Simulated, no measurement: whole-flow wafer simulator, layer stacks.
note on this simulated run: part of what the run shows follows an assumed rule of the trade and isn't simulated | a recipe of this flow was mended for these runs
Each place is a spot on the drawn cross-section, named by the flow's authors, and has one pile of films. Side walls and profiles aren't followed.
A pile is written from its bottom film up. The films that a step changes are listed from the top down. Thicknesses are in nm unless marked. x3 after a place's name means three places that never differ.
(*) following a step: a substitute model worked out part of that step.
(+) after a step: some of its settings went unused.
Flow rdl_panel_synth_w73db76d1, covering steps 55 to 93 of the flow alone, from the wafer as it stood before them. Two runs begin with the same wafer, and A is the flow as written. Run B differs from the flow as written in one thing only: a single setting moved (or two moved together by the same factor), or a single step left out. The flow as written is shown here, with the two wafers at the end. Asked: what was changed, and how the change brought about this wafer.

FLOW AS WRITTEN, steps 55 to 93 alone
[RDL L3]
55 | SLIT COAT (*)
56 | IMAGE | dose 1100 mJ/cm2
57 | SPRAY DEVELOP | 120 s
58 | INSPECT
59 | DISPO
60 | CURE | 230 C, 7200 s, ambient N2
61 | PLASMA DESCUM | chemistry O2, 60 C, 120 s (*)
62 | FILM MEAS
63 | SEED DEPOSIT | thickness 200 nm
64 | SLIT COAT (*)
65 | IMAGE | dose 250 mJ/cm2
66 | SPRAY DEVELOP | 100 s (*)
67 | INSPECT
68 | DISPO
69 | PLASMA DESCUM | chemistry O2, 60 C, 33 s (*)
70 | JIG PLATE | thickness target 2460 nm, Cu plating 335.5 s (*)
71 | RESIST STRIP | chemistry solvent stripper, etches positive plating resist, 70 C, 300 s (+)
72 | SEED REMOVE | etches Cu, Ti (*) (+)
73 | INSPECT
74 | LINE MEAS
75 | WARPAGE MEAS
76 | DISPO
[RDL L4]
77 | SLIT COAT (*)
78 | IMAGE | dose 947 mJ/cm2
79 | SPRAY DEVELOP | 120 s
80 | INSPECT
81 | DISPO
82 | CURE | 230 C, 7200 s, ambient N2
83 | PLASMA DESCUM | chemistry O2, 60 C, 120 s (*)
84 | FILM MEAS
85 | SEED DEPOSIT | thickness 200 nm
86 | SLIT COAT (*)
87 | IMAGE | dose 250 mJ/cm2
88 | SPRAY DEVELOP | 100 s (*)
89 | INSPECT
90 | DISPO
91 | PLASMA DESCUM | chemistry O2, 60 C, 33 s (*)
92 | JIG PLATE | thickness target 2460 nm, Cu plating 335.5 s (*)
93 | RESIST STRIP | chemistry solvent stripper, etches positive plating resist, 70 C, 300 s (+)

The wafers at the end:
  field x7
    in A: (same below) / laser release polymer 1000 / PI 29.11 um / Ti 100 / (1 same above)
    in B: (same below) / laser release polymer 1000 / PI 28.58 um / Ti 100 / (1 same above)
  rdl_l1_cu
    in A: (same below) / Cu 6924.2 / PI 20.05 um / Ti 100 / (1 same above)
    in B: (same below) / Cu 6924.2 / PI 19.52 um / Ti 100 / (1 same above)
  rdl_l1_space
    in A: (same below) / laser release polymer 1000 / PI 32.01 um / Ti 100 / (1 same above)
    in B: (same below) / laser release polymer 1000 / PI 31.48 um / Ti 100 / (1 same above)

Cause: step 70, JIG PLATE: Cu plating 228.8 s was run, whereas the flow has Cu plating 335.5 s.

How this came from the change, step by step:
  70 | JIG PLATE | thickness target 2460 nm, Cu plating 335.5 s (*)
      rdl_l3_cu, rdl_l3_land, rdl_l3_via, rdl_l4_land, rdl_l4_via: A +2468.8 Cu | B +1683.7 Cu
  77 | SLIT COAT (*)
      field x7, rdl_l5_land x2: A +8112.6 PI | B +7581.1 PI
      rdl_l1_cu: A +7979.2 PI | B +7450.5 PI
      (also at 13 further places)
  86 | SLIT COAT (*)
      rdl_l3_land: A +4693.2 ILINE-POS-THICK-GRADE-A (new film) | B +4925 ILINE-POS-THICK-GRADE-A (new film)
      rdl_l3_via: A +4627.8 ILINE-POS-THICK-GRADE-A (new film) | B +4945.2 ILINE-POS-THICK-GRADE-A (new film)
      (also at 1 further place)
  88 | SPRAY DEVELOP | 100 s (*)
      rdl_l4_land: A -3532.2 ILINE-POS-THICK-GRADE-A (all of it) | B -3610.9 ILINE-POS-THICK-GRADE-A (all of it)
  93 | RESIST STRIP | chemistry solvent stripper, etches positive plating resist, 70 C, 300 s (+)
      rdl_l3_land: A -4663.5 ILINE-POS-THICK-GRADE-A (all of it) | B -4895.3 ILINE-POS-THICK-GRADE-A (all of it)
      rdl_l3_via: A -4598.1 ILINE-POS-THICK-GRADE-A (all of it) | B -4915.5 ILINE-POS-THICK-GRADE-A (all of it)
